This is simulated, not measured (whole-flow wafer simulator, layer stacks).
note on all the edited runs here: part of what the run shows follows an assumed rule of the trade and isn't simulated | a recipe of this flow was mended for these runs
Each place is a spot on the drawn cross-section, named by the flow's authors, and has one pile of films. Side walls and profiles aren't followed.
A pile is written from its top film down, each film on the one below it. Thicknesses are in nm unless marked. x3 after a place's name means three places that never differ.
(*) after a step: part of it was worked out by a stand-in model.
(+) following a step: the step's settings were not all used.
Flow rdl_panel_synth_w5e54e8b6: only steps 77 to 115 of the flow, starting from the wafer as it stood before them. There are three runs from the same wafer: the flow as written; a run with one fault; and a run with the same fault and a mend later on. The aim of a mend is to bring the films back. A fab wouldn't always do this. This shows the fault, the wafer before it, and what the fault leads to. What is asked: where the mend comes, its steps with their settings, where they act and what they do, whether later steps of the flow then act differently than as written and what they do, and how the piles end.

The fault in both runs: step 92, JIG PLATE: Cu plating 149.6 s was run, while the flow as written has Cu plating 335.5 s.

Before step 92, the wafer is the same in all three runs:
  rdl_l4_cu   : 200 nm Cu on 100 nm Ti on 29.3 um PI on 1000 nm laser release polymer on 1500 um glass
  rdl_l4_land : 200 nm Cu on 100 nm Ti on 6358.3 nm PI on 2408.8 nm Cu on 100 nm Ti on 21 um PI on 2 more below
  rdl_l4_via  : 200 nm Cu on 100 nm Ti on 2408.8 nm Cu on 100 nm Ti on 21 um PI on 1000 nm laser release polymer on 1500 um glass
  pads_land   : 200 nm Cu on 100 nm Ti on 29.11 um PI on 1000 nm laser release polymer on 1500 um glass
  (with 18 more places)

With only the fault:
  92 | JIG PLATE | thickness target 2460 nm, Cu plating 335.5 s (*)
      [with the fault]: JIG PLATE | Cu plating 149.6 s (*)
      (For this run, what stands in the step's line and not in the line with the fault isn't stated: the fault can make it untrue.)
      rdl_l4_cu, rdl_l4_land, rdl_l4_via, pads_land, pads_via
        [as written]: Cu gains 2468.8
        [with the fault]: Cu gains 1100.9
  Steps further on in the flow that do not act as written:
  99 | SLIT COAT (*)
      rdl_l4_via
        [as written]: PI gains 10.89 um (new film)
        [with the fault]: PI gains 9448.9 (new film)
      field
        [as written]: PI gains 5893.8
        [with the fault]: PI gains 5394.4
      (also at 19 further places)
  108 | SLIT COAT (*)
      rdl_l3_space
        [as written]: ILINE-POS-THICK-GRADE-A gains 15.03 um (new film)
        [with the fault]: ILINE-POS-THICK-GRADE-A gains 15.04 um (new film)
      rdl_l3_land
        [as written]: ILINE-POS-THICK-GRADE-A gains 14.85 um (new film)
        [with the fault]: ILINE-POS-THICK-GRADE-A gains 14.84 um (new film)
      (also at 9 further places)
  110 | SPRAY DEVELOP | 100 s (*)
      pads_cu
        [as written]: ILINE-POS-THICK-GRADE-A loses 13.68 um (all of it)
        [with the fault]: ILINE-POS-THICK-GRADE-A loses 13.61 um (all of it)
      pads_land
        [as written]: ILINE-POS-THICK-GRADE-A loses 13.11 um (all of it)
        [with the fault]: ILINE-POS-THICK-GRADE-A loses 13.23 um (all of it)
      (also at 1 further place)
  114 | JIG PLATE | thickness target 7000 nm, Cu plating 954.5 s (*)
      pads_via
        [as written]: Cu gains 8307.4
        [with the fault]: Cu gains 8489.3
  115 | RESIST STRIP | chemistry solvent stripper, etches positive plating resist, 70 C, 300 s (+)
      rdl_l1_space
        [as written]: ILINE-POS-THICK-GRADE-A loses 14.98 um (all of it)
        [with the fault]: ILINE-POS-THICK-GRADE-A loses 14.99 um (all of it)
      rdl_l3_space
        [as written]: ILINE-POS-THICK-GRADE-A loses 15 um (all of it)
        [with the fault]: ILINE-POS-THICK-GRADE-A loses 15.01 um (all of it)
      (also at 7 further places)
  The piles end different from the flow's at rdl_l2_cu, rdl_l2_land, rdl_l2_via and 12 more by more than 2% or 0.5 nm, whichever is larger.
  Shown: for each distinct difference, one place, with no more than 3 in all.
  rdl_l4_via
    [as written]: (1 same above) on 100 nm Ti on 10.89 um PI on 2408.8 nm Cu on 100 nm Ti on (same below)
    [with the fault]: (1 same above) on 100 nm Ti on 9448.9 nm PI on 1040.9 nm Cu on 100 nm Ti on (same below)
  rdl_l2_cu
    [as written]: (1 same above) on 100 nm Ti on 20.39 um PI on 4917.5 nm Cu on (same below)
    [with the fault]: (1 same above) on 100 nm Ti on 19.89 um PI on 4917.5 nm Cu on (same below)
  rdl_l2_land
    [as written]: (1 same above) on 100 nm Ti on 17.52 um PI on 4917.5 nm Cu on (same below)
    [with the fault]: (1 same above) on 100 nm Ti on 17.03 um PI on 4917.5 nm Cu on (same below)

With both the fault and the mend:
  After step 92 comes the mend.
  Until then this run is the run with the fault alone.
  92a | JIG PLATE | Cu plating 185.9 s (*) (the flow's step 92, run once more with other settings)
      rdl_l4_cu, rdl_l4_land, rdl_l4_via, pads_land, pads_via
        Cu gains 1368
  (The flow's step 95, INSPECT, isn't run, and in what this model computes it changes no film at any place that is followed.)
  Every later step of the flow that is run acts as written at every place that is followed.
  At every place that both follow, the piles at the end match the flow's.
